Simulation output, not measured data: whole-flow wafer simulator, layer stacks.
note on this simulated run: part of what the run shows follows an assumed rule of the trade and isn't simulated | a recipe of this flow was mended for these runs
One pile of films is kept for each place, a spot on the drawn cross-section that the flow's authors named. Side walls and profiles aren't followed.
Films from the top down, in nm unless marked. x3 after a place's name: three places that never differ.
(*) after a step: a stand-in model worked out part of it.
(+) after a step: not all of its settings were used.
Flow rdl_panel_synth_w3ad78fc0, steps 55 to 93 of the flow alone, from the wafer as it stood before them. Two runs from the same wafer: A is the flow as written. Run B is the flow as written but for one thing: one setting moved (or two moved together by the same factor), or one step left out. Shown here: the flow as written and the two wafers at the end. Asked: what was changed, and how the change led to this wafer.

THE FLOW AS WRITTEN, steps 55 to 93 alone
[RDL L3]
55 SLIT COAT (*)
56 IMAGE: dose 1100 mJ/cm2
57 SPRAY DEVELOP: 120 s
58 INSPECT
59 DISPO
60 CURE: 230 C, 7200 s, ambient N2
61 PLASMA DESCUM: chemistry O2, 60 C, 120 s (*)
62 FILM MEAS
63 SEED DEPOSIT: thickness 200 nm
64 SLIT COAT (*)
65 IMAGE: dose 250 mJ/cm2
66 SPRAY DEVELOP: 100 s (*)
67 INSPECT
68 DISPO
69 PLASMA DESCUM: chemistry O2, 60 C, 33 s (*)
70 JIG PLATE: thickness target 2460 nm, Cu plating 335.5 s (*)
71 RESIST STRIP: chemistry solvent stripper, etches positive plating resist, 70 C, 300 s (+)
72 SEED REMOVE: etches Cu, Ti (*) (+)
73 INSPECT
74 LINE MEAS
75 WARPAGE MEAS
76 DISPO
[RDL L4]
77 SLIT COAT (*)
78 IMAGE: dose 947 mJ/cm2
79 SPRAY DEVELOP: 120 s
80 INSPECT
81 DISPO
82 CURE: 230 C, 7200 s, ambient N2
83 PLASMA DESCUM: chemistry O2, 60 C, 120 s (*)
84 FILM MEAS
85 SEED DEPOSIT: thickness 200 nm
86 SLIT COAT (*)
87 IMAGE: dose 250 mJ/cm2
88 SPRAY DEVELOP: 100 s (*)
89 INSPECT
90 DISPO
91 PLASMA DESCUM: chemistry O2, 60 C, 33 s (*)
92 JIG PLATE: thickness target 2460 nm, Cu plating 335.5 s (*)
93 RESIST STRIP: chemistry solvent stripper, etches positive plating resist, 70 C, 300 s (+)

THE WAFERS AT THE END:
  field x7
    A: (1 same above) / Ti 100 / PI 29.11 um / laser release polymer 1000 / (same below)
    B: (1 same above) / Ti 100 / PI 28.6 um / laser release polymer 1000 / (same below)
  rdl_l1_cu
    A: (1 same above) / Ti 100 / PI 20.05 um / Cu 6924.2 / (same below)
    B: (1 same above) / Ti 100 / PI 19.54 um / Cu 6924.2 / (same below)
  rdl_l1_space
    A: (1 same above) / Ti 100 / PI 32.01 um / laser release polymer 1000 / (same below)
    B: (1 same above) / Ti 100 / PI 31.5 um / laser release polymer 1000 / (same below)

The cause: step 70, JIG PLATE: Cu plating 232.2 s was run, where the flow has Cu plating 335.5 s.

How the change led to this, step by step:
  70 JIG PLATE: thickness target 2460 nm, Cu plating 335.5 s (*)
      rdl_l3_cu, rdl_l3_land, rdl_l3_via, rdl_l4_land, rdl_l4_via: A Cu +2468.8 | B Cu +1708.7
  77 SLIT COAT (*)
      field x7, rdl_l5_land x2: A PI +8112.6 | B PI +7597.7
      rdl_l1_cu: A PI +7979.2 | B PI +7466.9
      (and at 13 more places)
  86 SLIT COAT (*)
      rdl_l3_land: A ILINE-POS-THICK-GRADE-A +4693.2 (new film) | B ILINE-POS-THICK-GRADE-A +4905.2 (new film)
      rdl_l3_via: A ILINE-POS-THICK-GRADE-A +4627.8 (new film) | B ILINE-POS-THICK-GRADE-A +4912.6 (new film)
      (and at 1 more place)
  88 SPRAY DEVELOP: 100 s (*)
      rdl_l4_land: A ILINE-POS-THICK-GRADE-A -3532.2 (all of it) | B ILINE-POS-THICK-GRADE-A -3608.2 (all of it)
  93 RESIST STRIP: chemistry solvent stripper, etches positive plating resist, 70 C, 300 s (+)
      rdl_l3_land: A ILINE-POS-THICK-GRADE-A -4663.5 (all of it) | B ILINE-POS-THICK-GRADE-A -4875.5 (all of it)
      rdl_l3_via: A ILINE-POS-THICK-GRADE-A -4598.1 (all of it) | B ILINE-POS-THICK-GRADE-A -4882.9 (all of it)
